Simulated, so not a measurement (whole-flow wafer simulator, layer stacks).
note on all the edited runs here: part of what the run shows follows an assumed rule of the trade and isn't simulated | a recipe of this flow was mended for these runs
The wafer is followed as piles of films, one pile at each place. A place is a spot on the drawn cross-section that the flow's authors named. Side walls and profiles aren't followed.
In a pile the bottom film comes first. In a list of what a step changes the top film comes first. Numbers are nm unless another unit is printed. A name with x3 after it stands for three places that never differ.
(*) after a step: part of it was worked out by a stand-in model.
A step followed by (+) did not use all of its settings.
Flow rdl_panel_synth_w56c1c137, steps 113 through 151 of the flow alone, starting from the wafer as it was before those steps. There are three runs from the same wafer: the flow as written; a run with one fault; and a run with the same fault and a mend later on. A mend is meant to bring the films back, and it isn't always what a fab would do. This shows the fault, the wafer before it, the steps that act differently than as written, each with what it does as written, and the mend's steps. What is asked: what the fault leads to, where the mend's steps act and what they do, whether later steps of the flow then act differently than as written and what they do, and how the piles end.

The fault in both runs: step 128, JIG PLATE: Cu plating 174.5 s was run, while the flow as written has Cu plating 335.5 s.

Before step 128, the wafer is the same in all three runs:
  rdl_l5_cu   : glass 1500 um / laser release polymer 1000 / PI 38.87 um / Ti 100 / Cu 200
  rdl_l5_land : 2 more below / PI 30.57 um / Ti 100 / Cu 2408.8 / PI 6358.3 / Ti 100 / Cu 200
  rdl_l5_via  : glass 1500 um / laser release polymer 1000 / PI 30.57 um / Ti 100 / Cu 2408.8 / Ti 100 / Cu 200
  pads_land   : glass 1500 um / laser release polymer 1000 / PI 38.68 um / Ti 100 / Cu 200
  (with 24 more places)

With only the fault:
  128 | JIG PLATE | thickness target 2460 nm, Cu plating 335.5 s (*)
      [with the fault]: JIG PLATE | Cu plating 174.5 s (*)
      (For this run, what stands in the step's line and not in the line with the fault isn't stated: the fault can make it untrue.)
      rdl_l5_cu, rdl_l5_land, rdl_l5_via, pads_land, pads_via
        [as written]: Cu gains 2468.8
        [with the fault]: Cu gains 1284.1
  Steps later in the flow that act otherwise than as written:
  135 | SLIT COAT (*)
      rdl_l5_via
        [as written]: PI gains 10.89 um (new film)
        [with the fault]: PI gains 9621 (new film)
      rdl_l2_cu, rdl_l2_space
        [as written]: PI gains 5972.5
        [with the fault]: PI gains 5537
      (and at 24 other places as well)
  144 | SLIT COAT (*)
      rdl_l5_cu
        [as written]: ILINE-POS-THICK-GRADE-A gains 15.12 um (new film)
        [with the fault]: ILINE-POS-THICK-GRADE-A gains 14.7 um (new film)
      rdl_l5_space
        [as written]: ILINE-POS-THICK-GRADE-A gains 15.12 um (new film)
        [with the fault]: ILINE-POS-THICK-GRADE-A gains 14.82 um (new film)
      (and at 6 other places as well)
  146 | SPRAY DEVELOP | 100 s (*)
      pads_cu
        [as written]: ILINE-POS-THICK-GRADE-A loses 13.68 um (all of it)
        [with the fault]: ILINE-POS-THICK-GRADE-A loses 13.62 um (all of it)
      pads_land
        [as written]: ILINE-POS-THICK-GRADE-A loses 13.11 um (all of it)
        [with the fault]: ILINE-POS-THICK-GRADE-A loses 13.21 um (all of it)
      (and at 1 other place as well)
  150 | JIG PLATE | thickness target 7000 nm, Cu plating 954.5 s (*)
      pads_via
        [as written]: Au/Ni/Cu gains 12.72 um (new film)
        [with the fault]: Au/Ni/Cu gains 12.87 um (new film)
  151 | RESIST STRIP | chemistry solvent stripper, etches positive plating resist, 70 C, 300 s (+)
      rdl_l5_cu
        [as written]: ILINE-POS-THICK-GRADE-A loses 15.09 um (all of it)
        [with the fault]: ILINE-POS-THICK-GRADE-A loses 14.67 um (all of it)
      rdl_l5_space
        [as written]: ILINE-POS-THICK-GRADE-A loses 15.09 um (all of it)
        [with the fault]: ILINE-POS-THICK-GRADE-A loses 14.79 um (all of it)
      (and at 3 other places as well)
  At rdl_l3_cu, rdl_l3_land, rdl_l4_cu and 8 more, the piles at the end differ from the flow's by more than 2% or 0.5 nm, whichever is larger.
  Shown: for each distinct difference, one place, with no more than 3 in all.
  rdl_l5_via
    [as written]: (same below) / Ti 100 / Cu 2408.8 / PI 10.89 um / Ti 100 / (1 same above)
    [with the fault]: (same below) / Ti 100 / Cu 1224.1 / PI 9621 / Ti 100 / (1 same above)
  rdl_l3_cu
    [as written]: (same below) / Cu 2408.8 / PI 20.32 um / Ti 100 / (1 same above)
    [with the fault]: (same below) / Cu 2408.8 / PI 19.88 um / Ti 100 / (1 same above)
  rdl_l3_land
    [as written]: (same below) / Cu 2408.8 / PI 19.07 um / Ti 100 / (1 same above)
    [with the fault]: (same below) / Cu 2408.8 / PI 18.64 um / Ti 100 / (1 same above)

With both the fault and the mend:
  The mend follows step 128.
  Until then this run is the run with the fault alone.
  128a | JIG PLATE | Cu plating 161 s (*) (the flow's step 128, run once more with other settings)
      rdl_l5_cu, rdl_l5_land, rdl_l5_via, pads_land, pads_via
        Cu gains 1184.7
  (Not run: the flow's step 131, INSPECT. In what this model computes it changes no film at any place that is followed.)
  Later steps of the flow that are run all act as written at every place that is followed.
  At every place that both follow, the piles at the end match the flow's.
